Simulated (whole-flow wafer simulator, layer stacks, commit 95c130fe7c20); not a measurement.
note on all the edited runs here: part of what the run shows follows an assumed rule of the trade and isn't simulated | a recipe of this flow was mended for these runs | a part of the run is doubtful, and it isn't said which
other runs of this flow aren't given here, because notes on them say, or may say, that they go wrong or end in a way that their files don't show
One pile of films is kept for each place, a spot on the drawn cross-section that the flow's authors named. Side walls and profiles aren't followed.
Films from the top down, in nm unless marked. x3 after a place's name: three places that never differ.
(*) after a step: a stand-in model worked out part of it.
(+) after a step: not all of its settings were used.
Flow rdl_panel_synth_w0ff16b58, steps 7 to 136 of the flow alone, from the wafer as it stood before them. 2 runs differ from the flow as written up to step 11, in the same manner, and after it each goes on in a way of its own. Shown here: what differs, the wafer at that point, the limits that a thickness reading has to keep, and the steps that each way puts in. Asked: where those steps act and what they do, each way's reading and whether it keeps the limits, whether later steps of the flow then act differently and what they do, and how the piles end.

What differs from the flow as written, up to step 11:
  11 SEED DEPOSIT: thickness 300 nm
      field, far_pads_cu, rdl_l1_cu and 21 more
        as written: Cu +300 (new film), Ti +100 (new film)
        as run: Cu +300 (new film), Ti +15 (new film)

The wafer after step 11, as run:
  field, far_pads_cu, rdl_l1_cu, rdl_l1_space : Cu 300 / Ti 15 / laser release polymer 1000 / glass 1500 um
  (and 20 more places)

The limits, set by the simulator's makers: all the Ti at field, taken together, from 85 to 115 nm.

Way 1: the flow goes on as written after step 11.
  The reading after step 11: 15 nm, outside the limits.
  Later steps of the flow that act differently than as written (9 more steps differ only slightly, by at most 2% or 0.5 nm, whichever is larger, and aren't shown):
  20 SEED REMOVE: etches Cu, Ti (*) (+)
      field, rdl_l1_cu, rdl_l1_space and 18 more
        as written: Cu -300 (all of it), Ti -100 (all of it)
        this way: Cu -300 (all of it), Ti -15 (all of it)
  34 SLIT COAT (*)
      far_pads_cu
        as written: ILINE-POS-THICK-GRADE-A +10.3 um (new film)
        this way: ILINE-POS-THICK-GRADE-A +10.57 um (new film)
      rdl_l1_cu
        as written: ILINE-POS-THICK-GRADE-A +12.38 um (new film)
        this way: ILINE-POS-THICK-GRADE-A +12.81 um (new film)
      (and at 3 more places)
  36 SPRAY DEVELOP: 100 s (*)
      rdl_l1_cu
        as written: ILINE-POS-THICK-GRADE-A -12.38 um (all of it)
        this way: ILINE-POS-THICK-GRADE-A -12.81 um (all of it)
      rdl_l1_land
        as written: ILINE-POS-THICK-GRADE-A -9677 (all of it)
        this way: ILINE-POS-THICK-GRADE-A -9913.6 (all of it)
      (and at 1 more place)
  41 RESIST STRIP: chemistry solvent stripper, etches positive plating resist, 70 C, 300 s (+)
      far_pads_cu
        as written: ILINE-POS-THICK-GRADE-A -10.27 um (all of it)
        this way: ILINE-POS-THICK-GRADE-A -10.54 um (all of it)
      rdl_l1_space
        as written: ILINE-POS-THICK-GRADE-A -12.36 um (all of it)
        this way: ILINE-POS-THICK-GRADE-A -12.84 um (all of it)
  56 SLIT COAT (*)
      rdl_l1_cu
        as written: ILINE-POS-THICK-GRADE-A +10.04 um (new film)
        this way: ILINE-POS-THICK-GRADE-A +10.03 um (new film)
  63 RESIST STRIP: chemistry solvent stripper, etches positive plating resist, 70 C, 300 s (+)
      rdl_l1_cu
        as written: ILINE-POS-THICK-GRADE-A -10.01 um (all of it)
        this way: ILINE-POS-THICK-GRADE-A -10 um (all of it)
  At the end the piles differ from the flow's by more than 2% or 0.5 nm, whichever is larger, at far_pads_cu, rdl_l1_land, rdl_l1_via.
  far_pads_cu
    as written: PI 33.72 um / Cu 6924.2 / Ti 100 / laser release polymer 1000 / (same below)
    this way: PI 33.74 um / Cu 6924.2 / Ti 15 / laser release polymer 1000 / (same below)
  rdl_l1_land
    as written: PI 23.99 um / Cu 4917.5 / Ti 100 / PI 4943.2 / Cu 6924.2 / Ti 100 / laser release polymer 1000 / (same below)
    this way: PI 24.01 um / Cu 4917.5 / Ti 100 / PI 4943.9 / Cu 6924.2 / Ti 15 / laser release polymer 1000 / (same below)
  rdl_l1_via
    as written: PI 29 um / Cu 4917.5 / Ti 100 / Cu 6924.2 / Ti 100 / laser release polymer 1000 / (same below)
    this way: PI 29.02 um / Cu 4917.5 / Ti 100 / Cu 6924.2 / Ti 15 / laser release polymer 1000 / (same below)

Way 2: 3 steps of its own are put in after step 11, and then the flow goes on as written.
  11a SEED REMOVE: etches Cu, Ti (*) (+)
      field, far_pads_cu, rdl_l1_cu and 21 more
        Cu -300 (all of it), Ti -15 (all of it)
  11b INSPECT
      changes no film at any place that is followed
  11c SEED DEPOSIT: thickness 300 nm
      field, far_pads_cu, rdl_l1_cu and 21 more
        Cu +300 (new film), Ti +100 (new film)
  The reading after step 11c: 100 nm, within the limits.
  No later step of the flow acts differently than as written at any place that is followed.
  At the end the piles are the same as the flow's at every place that both follow.

Within the limits: way 2. Outside them: way 1.
